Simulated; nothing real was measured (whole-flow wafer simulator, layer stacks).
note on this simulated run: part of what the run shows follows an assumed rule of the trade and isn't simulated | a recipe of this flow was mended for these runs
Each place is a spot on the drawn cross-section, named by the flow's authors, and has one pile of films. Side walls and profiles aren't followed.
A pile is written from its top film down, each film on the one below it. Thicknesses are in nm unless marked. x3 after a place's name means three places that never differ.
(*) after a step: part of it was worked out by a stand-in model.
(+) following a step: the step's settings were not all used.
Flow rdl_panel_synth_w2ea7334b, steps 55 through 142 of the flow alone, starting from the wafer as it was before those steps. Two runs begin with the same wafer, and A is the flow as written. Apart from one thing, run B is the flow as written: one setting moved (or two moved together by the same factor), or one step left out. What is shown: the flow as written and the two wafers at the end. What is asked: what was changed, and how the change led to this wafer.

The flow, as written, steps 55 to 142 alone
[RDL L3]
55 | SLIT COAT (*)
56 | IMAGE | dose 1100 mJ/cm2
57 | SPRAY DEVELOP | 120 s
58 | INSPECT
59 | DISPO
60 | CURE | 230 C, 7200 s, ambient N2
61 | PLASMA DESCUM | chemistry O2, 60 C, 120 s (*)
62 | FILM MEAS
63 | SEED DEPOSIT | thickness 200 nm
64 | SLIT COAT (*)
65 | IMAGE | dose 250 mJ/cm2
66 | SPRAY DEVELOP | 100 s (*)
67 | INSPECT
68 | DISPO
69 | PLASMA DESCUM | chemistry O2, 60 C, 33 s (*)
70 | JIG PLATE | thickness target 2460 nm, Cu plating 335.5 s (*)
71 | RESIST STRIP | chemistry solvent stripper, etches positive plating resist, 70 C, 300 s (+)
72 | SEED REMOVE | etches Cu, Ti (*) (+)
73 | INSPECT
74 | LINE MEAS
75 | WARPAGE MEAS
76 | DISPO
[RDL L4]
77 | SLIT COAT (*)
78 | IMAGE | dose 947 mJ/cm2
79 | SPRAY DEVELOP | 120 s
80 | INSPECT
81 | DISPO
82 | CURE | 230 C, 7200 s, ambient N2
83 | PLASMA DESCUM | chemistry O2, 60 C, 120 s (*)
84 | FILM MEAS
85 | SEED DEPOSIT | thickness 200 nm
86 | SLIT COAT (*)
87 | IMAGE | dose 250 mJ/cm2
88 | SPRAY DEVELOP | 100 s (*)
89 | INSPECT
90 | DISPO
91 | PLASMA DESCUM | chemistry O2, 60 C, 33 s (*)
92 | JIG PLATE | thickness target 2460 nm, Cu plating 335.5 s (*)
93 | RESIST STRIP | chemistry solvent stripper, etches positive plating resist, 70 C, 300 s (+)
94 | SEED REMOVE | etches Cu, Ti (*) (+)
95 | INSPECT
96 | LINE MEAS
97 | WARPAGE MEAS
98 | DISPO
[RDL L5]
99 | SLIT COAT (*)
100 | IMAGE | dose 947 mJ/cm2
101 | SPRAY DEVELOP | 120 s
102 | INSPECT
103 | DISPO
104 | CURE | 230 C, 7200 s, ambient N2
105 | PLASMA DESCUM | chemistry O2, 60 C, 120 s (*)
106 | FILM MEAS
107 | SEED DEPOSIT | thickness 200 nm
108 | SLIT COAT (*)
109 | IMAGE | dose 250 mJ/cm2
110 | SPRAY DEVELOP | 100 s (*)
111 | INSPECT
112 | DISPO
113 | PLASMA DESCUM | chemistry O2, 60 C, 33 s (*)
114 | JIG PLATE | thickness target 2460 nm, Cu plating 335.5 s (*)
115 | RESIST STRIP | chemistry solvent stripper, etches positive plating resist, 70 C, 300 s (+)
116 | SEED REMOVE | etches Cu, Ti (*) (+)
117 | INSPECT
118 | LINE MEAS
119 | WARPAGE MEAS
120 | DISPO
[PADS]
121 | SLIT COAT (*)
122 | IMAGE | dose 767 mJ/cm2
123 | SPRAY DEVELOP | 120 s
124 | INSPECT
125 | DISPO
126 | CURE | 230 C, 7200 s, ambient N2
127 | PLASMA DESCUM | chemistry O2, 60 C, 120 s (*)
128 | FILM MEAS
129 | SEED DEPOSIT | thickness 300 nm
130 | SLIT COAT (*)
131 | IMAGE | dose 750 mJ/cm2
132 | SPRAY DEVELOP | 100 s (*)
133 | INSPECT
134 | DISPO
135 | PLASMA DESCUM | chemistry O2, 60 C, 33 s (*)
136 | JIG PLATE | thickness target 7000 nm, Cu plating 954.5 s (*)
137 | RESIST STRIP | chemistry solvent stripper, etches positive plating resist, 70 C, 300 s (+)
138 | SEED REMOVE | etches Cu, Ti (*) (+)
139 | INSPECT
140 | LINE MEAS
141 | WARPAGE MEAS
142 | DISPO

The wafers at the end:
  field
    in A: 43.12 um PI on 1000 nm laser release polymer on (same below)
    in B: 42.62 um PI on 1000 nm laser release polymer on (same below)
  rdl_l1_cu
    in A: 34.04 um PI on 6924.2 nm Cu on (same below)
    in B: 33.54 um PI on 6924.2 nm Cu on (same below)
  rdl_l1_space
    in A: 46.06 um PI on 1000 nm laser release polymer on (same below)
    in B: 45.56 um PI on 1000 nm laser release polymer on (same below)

Cause: step 70, JIG PLATE: Cu plating 234.8 s was run, whereas the flow has Cu plating 335.5 s.

How this came from the change, step by step:
  70 | JIG PLATE | thickness target 2460 nm, Cu plating 335.5 s (*)
      rdl_l3_cu, rdl_l3_land, rdl_l3_via, rdl_l4_land, rdl_l4_via: A +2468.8 Cu | B +1727.8 Cu
  77 | SLIT COAT (*)
      field, rdl_l5_cu, rdl_l5_space and 6 more: A +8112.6 PI | B +7610.3 PI
      rdl_l1_cu: A +7979.2 PI | B +7479.6 PI
      (and at 13 other places as well)
  86 | SLIT COAT (*)
      rdl_l3_land: A +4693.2 ILINE-POS-THICK-GRADE-A (new film) | B +4904 ILINE-POS-THICK-GRADE-A (new film)
      rdl_l3_via: A +4627.8 ILINE-POS-THICK-GRADE-A (new film) | B +4910.2 ILINE-POS-THICK-GRADE-A (new film)
      (and at 1 other place as well)
  88 | SPRAY DEVELOP | 100 s (*)
      rdl_l4_land: A -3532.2 ILINE-POS-THICK-GRADE-A (all of it) | B -3606.1 ILINE-POS-THICK-GRADE-A (all of it)
  93 | RESIST STRIP | chemistry solvent stripper, etches positive plating resist, 70 C, 300 s (+)
      rdl_l3_land: A -4663.5 ILINE-POS-THICK-GRADE-A (all of it) | B -4874.3 ILINE-POS-THICK-GRADE-A (all of it)
      rdl_l3_via: A -4598.1 ILINE-POS-THICK-GRADE-A (all of it) | B -4880.5 ILINE-POS-THICK-GRADE-A (all of it)
  99 | SLIT COAT (*)
      rdl_l3_land: A +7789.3 PI | B +8012.2 PI
      rdl_l3_via: A +7710.9 PI | B +8016.9 PI
      (and at 1 other place as well)
  130 | SLIT COAT (*)
      rdl_l2_cu, rdl_l2_space: A +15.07 um ILINE-POS-THICK-GRADE-A (new film) | B +15.08 um ILINE-POS-THICK-GRADE-A (new film)
      rdl_l3_cu, rdl_l3_space: A +15.01 um ILINE-POS-THICK-GRADE-A (new film) | B +15 um ILINE-POS-THICK-GRADE-A (new film)
      (and at 6 other places as well)
  137 | RESIST STRIP | chemistry solvent stripper, etches positive plating resist, 70 C, 300 s (+)
      rdl_l3_cu, rdl_l3_space: A -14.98 um ILINE-POS-THICK-GRADE-A (all of it) | B -14.97 um ILINE-POS-THICK-GRADE-A (all of it)
      rdl_l2_via: A -14.86 um ILINE-POS-THICK-GRADE-A (all of it) | B -14.85 um ILINE-POS-THICK-GRADE-A (all of it)
      (and at 5 other places as well)
